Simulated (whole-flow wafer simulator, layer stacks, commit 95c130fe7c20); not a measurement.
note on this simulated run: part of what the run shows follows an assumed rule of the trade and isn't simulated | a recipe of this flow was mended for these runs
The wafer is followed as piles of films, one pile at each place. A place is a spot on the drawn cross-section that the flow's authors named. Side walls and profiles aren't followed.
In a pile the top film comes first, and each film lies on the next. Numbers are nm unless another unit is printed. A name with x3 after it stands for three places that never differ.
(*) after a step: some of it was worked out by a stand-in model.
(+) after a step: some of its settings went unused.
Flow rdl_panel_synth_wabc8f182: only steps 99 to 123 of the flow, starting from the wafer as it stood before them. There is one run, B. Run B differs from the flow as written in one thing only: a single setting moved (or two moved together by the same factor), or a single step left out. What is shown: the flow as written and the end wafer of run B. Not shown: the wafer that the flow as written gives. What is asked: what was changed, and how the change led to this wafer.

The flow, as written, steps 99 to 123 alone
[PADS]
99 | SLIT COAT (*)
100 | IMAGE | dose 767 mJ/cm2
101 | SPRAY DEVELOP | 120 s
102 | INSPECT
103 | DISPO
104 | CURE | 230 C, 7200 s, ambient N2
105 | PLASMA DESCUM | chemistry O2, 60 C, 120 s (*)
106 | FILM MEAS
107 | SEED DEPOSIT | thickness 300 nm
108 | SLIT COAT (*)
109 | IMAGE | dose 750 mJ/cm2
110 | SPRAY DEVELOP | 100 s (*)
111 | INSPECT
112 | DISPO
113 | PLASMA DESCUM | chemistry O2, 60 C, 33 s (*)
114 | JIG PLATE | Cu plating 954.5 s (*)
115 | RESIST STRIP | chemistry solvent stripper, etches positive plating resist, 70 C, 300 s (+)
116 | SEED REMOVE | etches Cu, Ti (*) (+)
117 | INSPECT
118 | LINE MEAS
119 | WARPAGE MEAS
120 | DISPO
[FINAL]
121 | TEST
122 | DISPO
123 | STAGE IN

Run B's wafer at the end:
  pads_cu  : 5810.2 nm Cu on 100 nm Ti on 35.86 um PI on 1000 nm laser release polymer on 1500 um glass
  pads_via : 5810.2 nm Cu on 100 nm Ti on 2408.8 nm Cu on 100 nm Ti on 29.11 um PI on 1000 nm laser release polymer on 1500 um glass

Cause: step 114, JIG PLATE: Cu plating 801.8 s was run, whereas the flow has Cu plating 954.5 s.

How this came from the change, step by step:
  114 | JIG PLATE | Cu plating 954.5 s (*)
      pads_cu, pads_land: +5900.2 Cu (as written it would have been: +7023.8 Cu)
      pads_via: +5900.2 Cu (as written it would have been: +8307.4 Cu)
